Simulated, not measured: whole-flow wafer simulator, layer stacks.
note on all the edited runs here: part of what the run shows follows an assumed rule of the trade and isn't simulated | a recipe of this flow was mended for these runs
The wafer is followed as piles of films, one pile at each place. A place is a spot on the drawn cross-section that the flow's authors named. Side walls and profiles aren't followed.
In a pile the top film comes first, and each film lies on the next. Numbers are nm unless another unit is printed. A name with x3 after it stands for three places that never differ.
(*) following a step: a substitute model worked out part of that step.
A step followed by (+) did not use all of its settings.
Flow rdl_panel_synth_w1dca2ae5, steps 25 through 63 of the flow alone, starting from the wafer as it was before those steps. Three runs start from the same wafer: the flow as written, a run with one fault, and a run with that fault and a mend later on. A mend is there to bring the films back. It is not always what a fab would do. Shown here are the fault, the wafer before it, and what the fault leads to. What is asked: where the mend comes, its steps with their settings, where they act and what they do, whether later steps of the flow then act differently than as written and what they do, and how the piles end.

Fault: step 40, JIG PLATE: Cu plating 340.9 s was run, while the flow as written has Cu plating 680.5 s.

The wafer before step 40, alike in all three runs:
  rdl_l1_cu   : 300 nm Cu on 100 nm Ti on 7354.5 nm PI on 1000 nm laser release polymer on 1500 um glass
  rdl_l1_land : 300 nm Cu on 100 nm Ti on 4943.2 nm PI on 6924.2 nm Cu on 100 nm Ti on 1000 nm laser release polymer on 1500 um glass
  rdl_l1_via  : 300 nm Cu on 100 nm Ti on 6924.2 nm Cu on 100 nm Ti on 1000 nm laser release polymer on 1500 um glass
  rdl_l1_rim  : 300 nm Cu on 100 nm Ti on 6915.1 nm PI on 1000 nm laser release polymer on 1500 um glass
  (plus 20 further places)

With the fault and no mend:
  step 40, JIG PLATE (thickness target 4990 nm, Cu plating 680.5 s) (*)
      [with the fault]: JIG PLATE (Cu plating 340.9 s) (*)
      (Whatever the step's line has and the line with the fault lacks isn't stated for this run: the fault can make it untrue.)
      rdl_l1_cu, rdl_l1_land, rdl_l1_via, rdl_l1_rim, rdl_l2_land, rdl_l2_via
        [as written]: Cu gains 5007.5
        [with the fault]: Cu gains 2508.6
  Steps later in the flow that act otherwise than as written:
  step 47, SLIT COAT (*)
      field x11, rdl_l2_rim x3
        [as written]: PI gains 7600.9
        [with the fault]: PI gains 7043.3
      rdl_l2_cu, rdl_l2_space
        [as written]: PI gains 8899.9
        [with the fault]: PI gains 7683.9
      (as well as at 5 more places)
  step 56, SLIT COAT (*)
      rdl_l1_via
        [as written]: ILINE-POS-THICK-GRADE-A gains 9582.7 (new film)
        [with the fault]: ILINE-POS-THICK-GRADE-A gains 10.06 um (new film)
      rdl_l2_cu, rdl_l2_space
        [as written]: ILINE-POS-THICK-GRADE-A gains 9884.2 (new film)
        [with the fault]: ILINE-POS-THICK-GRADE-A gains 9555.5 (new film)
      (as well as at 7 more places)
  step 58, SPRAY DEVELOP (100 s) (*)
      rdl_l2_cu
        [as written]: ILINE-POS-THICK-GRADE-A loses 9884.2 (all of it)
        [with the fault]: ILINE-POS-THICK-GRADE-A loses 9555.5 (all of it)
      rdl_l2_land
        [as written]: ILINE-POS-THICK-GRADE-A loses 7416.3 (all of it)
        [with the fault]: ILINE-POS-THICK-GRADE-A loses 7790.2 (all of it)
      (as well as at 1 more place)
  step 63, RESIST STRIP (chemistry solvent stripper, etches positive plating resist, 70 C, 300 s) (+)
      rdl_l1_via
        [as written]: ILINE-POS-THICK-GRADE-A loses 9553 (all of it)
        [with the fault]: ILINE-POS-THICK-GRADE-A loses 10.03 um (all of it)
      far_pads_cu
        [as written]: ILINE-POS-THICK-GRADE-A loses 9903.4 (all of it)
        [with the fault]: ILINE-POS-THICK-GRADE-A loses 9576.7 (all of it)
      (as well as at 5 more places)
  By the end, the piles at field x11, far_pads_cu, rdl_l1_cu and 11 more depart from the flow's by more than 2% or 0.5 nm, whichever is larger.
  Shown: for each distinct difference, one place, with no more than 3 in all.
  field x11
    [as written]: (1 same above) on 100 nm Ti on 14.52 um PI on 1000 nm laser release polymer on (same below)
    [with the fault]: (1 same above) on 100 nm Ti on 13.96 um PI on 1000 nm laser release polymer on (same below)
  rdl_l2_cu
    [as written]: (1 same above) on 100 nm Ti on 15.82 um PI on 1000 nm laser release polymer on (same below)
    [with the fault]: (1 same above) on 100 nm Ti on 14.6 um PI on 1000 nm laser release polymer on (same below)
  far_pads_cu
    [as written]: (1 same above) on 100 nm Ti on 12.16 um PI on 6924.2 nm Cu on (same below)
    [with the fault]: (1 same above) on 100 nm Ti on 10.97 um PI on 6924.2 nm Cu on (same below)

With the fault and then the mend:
  After step 40 comes the mend.
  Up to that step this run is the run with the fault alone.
  step 40a, JIG PLATE (Cu plating 339.6 s) (*) (a further turn of the flow's step 40, with different settings)
      rdl_l1_cu, rdl_l1_land, rdl_l1_via, rdl_l1_rim, rdl_l2_land, rdl_l2_via
        Cu gains 2499
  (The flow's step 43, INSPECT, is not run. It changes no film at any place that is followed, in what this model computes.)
  Every later step of the flow that is run acts as written at every place that is followed.
  At every place that both follow, the piles at the end match the flow's.
